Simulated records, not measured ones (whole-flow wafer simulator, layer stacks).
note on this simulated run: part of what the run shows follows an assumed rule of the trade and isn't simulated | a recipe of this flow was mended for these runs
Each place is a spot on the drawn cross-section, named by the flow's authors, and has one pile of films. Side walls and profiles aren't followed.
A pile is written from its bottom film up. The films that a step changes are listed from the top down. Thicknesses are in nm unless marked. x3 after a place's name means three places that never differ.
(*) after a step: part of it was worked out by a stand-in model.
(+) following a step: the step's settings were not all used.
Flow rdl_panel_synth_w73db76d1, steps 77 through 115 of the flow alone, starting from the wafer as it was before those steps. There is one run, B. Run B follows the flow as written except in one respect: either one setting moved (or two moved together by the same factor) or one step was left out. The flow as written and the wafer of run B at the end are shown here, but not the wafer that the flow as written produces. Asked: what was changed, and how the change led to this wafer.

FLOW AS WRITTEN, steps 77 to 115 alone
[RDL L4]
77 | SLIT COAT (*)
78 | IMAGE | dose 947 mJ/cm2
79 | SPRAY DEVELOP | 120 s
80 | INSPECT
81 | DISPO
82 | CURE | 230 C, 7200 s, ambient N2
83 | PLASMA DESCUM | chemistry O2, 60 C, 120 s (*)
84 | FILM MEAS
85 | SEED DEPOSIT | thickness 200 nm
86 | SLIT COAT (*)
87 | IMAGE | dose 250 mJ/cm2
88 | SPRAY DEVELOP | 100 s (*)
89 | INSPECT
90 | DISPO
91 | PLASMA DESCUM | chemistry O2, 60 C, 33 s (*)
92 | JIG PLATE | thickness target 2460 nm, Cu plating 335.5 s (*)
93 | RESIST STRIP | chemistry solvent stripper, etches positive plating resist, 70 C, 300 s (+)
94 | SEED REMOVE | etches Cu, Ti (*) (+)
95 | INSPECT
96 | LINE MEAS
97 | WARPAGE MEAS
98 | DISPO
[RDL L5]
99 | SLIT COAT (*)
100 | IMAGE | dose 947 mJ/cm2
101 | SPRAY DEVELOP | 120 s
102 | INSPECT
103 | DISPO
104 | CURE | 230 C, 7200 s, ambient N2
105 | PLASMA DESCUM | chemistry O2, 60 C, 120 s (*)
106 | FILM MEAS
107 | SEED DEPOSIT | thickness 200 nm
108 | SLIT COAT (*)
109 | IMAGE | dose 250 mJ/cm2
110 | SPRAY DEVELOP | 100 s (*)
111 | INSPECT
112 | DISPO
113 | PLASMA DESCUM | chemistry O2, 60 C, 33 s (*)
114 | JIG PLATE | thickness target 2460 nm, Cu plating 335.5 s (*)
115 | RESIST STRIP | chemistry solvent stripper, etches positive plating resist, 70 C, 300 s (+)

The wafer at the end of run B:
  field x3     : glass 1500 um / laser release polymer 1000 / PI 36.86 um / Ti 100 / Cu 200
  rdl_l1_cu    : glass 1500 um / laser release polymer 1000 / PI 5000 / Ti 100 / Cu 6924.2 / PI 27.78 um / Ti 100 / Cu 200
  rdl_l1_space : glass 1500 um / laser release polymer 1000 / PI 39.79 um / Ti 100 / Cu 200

The reason: step 92, JIG PLATE: Cu plating 263 s was run, while the flow as written has Cu plating 335.5 s.

The path from the change to this, step by step:
  92 | JIG PLATE | thickness target 2460 nm, Cu plating 335.5 s (*)
      rdl_l4_cu, rdl_l4_land, rdl_l4_via, rdl_l5_land, rdl_l5_via: +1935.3 Cu (as written it would have been: +2468.8 Cu)
  99 | SLIT COAT (*)
      field x3, pads_land x2: +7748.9 PI (as written it would have been: +8112.6 PI)
      rdl_l1_cu: +7727.9 PI (as written it would have been: +8091.4 PI)
      (and at 17 other places as well)
  108 | SLIT COAT (*)
      rdl_l4_land: +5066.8 ILINE-POS-THICK-GRADE-A (new film) (as written it would have been: +4913.1 ILINE-POS-THICK-GRADE-A (new film))
      rdl_l4_via: +5041.4 ILINE-POS-THICK-GRADE-A (new film) (as written it would have been: +4830.6 ILINE-POS-THICK-GRADE-A (new film))
  115 | RESIST STRIP | chemistry solvent stripper, etches positive plating resist, 70 C, 300 s (+)
      rdl_l4_land: -5037.1 ILINE-POS-THICK-GRADE-A (all of it) (as written it would have been: -4883.4 ILINE-POS-THICK-GRADE-A (all of it))
      rdl_l4_via: -5011.7 ILINE-POS-THICK-GRADE-A (all of it) (as written it would have been: -4800.9 ILINE-POS-THICK-GRADE-A (all of it))
